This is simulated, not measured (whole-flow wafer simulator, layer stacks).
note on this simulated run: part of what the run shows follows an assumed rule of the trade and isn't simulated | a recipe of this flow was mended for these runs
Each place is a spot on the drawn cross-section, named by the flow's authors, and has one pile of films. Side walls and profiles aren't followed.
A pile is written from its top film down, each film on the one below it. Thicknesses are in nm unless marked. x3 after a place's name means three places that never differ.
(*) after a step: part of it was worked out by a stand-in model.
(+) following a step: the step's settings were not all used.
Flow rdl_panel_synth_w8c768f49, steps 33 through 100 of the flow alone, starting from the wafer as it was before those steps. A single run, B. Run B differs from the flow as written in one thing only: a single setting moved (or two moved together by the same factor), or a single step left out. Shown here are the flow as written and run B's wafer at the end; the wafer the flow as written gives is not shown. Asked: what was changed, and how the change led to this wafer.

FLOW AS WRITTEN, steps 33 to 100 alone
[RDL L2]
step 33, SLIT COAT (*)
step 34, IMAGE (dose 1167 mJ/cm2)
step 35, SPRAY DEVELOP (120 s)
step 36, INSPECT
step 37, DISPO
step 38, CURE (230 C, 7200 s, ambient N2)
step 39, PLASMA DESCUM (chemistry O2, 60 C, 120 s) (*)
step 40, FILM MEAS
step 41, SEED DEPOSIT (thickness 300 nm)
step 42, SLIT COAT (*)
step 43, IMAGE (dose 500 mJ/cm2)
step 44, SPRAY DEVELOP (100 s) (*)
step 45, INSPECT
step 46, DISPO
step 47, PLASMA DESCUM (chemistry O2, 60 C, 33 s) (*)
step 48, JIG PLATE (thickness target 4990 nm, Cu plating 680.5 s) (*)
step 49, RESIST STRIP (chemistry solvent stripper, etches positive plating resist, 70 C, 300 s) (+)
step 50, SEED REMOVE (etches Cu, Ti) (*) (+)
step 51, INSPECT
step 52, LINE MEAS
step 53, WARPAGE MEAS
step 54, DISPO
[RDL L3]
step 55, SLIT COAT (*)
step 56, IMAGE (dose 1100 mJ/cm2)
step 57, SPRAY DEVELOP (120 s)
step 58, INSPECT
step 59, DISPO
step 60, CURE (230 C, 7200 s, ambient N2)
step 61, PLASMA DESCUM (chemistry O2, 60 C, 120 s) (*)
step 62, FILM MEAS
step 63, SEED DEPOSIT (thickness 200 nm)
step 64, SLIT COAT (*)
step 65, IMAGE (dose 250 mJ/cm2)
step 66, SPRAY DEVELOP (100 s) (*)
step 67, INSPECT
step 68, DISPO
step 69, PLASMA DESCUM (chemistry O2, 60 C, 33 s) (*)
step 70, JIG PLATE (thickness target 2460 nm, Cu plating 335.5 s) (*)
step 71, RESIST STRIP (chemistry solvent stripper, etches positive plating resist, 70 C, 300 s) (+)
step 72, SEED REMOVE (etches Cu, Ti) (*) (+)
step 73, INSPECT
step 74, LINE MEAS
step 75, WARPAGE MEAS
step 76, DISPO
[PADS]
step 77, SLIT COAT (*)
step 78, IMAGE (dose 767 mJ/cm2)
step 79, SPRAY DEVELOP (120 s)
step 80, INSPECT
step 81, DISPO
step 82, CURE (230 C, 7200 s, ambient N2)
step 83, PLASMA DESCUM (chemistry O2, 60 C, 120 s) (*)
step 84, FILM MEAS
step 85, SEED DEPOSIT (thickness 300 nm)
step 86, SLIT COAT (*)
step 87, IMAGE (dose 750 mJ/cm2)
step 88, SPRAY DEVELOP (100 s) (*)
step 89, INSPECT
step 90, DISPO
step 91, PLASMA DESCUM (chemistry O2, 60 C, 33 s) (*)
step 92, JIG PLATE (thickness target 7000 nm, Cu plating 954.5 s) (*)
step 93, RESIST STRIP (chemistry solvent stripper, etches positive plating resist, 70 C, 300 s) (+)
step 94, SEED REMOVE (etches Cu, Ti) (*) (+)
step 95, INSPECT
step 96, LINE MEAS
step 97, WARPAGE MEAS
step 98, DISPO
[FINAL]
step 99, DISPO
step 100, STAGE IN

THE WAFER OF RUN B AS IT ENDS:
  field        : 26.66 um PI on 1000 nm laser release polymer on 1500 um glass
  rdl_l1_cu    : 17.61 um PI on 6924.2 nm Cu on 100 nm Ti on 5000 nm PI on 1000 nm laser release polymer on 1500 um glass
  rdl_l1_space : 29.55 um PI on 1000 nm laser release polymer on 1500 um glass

What caused this: step 48, JIG PLATE: Cu plating 578.4 s was run, whereas the flow has Cu plating 680.5 s.

Step by step, how the change led to this:
  step 48, JIG PLATE (thickness target 4990 nm, Cu plating 680.5 s) (*)
      rdl_l2_cu, rdl_l2_land, rdl_l2_via, rdl_l2_rim, rdl_l3_land, rdl_l3_via: +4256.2 Cu (it would be, as written: +5007.5 Cu)
  step 55, SLIT COAT (*)
      rdl_l2_space: +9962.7 PI (it would be, as written: +10.58 um PI)
      field, pads_cu, pads_space, pads_land, pads_via: +7700.8 PI (it would be, as written: +7936.4 PI)
      (as well as at 8 more places)
  step 64, SLIT COAT (*)
      rdl_l1_rim: +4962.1 ILINE-POS-THICK-GRADE-A (new film) (it would be, as written: +5077.5 ILINE-POS-THICK-GRADE-A (new film))
      rdl_l2_via: +4604.4 ILINE-POS-THICK-GRADE-A (new film) (it would be, as written: +4385.9 ILINE-POS-THICK-GRADE-A (new film))
  step 71, RESIST STRIP (chemistry solvent stripper, etches positive plating resist, 70 C, 300 s) (+)
      rdl_l1_rim: -4932.4 ILINE-POS-THICK-GRADE-A (all of it) (it would be, as written: -5047.8 ILINE-POS-THICK-GRADE-A (all of it))
      rdl_l2_via: -4574.7 ILINE-POS-THICK-GRADE-A (all of it) (it would be, as written: -4356.2 ILINE-POS-THICK-GRADE-A (all of it))
  step 77, SLIT COAT (*)
      rdl_l2_via: +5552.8 PI (it would be, as written: +5347.6 PI)
      rdl_l3_via: +10.53 um PI (new film) (it would be, as written: +10.46 um PI (new film))
  step 86, SLIT COAT (*)
      rdl_l2_cu: +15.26 um ILINE-POS-THICK-GRADE-A (new film) (it would be, as written: +15.31 um ILINE-POS-THICK-GRADE-A (new film))
      rdl_l2_space: +15.27 um ILINE-POS-THICK-GRADE-A (new film) (it would be, as written: +15.33 um ILINE-POS-THICK-GRADE-A (new film))
      (as well as at 7 more places)
  step 93, RESIST STRIP (chemistry solvent stripper, etches positive plating resist, 70 C, 300 s) (+)
      rdl_l2_cu: -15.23 um ILINE-POS-THICK-GRADE-A (all of it) (it would be, as written: -15.28 um ILINE-POS-THICK-GRADE-A (all of it))
      rdl_l2_space: -15.24 um ILINE-POS-THICK-GRADE-A (all of it) (it would be, as written: -15.3 um ILINE-POS-THICK-GRADE-A (all of it))
      (as well as at 8 more places)
